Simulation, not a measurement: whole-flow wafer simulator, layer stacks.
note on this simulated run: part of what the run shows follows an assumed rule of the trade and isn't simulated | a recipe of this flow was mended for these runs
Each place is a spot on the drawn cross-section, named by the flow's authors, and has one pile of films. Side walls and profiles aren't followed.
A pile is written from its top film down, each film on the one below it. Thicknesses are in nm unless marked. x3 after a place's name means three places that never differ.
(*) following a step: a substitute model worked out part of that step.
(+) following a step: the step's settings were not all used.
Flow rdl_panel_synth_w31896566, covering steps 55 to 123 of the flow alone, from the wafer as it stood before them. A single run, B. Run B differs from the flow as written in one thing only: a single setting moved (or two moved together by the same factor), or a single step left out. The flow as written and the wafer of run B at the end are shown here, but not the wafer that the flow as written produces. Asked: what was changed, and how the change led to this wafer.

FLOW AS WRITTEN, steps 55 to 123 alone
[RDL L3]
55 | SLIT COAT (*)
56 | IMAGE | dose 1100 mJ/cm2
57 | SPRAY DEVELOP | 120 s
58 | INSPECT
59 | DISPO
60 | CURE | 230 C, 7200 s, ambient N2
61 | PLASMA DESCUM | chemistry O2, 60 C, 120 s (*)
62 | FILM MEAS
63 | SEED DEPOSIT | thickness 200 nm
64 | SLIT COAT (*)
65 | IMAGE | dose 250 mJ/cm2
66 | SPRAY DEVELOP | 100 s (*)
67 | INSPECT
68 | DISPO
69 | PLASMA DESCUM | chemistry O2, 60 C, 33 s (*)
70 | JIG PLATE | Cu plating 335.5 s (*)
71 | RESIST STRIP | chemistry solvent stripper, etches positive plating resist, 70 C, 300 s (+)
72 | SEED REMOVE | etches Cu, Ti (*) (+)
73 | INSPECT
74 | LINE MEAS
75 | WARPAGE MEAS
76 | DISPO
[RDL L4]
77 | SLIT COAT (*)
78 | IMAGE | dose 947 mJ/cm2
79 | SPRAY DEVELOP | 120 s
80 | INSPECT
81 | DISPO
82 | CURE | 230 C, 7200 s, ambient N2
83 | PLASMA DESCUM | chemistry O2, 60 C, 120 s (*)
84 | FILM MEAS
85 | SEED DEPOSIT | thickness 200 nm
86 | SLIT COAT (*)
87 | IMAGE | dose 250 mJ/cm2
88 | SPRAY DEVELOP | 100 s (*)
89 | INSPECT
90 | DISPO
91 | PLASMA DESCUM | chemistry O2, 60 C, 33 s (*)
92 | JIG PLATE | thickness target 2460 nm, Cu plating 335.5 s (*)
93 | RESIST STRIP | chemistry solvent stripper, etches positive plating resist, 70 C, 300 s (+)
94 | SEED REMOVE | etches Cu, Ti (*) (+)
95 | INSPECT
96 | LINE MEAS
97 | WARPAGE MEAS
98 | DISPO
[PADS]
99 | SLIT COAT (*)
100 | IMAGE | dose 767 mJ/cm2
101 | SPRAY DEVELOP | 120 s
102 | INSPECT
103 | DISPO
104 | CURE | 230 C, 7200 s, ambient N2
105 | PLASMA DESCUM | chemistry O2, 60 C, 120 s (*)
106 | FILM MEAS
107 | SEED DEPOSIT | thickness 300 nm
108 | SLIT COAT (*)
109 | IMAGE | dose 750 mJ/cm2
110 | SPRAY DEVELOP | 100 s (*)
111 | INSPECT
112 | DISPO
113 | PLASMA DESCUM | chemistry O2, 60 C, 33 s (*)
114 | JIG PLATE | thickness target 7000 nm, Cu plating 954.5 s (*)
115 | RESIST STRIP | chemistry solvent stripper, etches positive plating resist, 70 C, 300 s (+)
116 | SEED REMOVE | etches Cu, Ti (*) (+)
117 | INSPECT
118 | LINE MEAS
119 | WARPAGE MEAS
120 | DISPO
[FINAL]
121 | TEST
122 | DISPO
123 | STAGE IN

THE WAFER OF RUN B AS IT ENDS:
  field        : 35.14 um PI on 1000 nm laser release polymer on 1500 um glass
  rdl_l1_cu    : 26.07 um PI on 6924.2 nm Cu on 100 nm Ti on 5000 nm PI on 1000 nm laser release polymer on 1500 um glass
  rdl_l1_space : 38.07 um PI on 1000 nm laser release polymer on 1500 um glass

Cause: step 70, JIG PLATE: Cu plating 362.3 s was run, whereas the flow has Cu plating 335.5 s.

How this came from the change, step by step:
  70 | JIG PLATE | Cu plating 335.5 s (*)
      rdl_l3_cu, rdl_l3_land, rdl_l3_via, rdl_l4_land, rdl_l4_via: +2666 Cu (it would be, as written: +2468.8 Cu)
  77 | SLIT COAT (*)
      rdl_l3_space: +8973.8 PI (it would be, as written: +8780.5 PI)
      rdl_l2_rim: +8264.1 PI (it would be, as written: +8037.4 PI)
      (and at 1 other place as well)
  99 | SLIT COAT (*)
      rdl_l4_via: +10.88 um PI (new film) (it would be, as written: +10.89 um PI (new film))
  108 | SLIT COAT (*)
      rdl_l3_space: +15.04 um ILINE-POS-THICK-GRADE-A (new film) (it would be, as written: +15.03 um ILINE-POS-THICK-GRADE-A (new film))
      rdl_l2_rim: +14.91 um ILINE-POS-THICK-GRADE-A (new film) (it would be, as written: +14.92 um ILINE-POS-THICK-GRADE-A (new film))
      (and at 4 other places as well)
  115 | RESIST STRIP | chemistry solvent stripper, etches positive plating resist, 70 C, 300 s (+)
      rdl_l3_space: -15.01 um ILINE-POS-THICK-GRADE-A (all of it) (it would be, as written: -15 um ILINE-POS-THICK-GRADE-A (all of it))
      rdl_l2_rim: -14.88 um ILINE-POS-THICK-GRADE-A (all of it) (it would be, as written: -14.89 um ILINE-POS-THICK-GRADE-A (all of it))
      (and at 4 other places as well)
